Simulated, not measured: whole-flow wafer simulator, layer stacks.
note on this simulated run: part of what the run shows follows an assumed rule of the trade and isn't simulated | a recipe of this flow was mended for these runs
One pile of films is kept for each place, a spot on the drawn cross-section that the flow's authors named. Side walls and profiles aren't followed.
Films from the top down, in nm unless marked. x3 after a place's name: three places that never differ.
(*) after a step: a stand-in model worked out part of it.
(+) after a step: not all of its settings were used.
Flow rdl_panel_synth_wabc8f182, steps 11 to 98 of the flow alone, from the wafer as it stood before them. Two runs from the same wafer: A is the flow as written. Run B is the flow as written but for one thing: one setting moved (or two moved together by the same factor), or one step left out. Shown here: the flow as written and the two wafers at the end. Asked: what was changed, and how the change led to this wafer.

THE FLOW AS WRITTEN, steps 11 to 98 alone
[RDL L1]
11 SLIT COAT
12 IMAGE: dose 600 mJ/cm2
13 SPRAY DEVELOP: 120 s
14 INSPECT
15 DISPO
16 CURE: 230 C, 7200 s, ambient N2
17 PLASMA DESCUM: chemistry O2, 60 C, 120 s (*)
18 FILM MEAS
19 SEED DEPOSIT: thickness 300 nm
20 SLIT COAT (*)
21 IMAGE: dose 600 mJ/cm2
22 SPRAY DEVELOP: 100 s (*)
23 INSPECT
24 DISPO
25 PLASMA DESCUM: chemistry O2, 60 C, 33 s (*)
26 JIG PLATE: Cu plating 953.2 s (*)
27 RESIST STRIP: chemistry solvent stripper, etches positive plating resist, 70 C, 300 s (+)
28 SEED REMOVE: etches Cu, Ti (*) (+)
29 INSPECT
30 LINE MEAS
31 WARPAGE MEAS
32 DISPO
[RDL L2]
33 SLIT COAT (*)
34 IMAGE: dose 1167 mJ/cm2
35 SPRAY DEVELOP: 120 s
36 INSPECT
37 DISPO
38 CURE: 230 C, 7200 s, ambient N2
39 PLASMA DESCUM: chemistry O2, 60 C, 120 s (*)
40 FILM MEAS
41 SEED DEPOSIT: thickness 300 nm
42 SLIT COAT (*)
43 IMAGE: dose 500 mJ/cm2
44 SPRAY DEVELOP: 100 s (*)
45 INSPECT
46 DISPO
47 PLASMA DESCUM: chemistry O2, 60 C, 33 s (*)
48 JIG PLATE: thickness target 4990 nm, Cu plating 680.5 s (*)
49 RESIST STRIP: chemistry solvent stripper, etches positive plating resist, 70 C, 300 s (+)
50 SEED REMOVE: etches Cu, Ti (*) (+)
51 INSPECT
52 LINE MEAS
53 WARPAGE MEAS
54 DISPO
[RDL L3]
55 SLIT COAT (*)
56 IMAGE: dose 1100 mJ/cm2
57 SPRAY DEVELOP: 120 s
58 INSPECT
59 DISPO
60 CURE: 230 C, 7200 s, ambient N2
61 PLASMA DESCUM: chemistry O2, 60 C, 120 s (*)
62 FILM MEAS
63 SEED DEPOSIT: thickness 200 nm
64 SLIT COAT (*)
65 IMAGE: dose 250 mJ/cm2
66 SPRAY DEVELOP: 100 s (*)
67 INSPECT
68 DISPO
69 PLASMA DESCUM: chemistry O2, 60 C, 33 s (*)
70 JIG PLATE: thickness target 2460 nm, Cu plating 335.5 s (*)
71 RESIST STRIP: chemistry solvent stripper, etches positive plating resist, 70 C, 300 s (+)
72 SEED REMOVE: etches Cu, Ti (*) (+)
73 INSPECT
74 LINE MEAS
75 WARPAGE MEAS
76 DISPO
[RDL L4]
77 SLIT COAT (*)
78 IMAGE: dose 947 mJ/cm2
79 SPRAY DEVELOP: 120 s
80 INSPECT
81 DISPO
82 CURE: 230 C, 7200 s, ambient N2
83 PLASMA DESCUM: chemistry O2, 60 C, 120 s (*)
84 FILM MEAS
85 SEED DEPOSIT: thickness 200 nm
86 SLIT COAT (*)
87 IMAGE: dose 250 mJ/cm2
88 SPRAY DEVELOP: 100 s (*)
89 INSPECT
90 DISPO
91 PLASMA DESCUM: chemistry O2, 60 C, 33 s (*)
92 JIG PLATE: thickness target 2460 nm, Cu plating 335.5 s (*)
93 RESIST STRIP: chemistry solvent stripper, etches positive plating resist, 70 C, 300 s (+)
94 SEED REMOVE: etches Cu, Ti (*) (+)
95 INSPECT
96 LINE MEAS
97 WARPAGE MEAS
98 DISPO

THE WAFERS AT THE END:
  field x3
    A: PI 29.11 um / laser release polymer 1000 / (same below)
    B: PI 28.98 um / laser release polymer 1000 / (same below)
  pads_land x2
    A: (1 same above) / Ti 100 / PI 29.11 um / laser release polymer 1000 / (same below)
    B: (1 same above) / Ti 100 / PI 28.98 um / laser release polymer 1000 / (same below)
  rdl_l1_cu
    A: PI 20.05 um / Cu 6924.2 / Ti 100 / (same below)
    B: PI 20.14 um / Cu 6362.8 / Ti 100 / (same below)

The cause: step 26, JIG PLATE: Cu plating 876.9 s was run, where the flow has Cu plating 953.2 s.

How the change led to this, step by step:
  26 JIG PLATE: Cu plating 953.2 s (*)
      rdl_l1_cu, rdl_l1_via, rdl_l1_rim, rdl_l2_land, rdl_l2_via: A Cu +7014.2 | B Cu +6452.8
  33 SLIT COAT (*)
      rdl_l1_space: A PI +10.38 um | B PI +9995.9
      rdl_l2_cu, rdl_l2_space: A PI +9908.1 | B PI +9623.1
  42 SLIT COAT (*)
      rdl_l2_cu, rdl_l2_space: A ILINE-POS-THICK-GRADE-A +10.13 um (new film) | B ILINE-POS-THICK-GRADE-A +10.06 um (new film)
      rdl_l1_space: A ILINE-POS-THICK-GRADE-A +10.52 um (new film) | B ILINE-POS-THICK-GRADE-A +10.45 um (new film)
      (and at 2 more places)
  44 SPRAY DEVELOP: 100 s (*)
      rdl_l2_cu: A ILINE-POS-THICK-GRADE-A -10.13 um (all of it) | B ILINE-POS-THICK-GRADE-A -10.06 um (all of it)
      rdl_l2_via: A ILINE-POS-THICK-GRADE-A -12.5 um (all of it) | B ILINE-POS-THICK-GRADE-A -12.59 um (all of it)
  49 RESIST STRIP: chemistry solvent stripper, etches positive plating resist, 70 C, 300 s (+)
      rdl_l1_space: A ILINE-POS-THICK-GRADE-A -10.49 um (all of it) | B ILINE-POS-THICK-GRADE-A -10.42 um (all of it)
      rdl_l1_via: A ILINE-POS-THICK-GRADE-A -10.05 um (all of it) | B ILINE-POS-THICK-GRADE-A -10.12 um (all of it)
      (and at 1 more place)
  55 SLIT COAT (*)
      rdl_l2_space: A PI +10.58 um | B PI +10.51 um
      rdl_l2_via: A PI +10.74 um (new film) | B PI +10.82 um (new film)
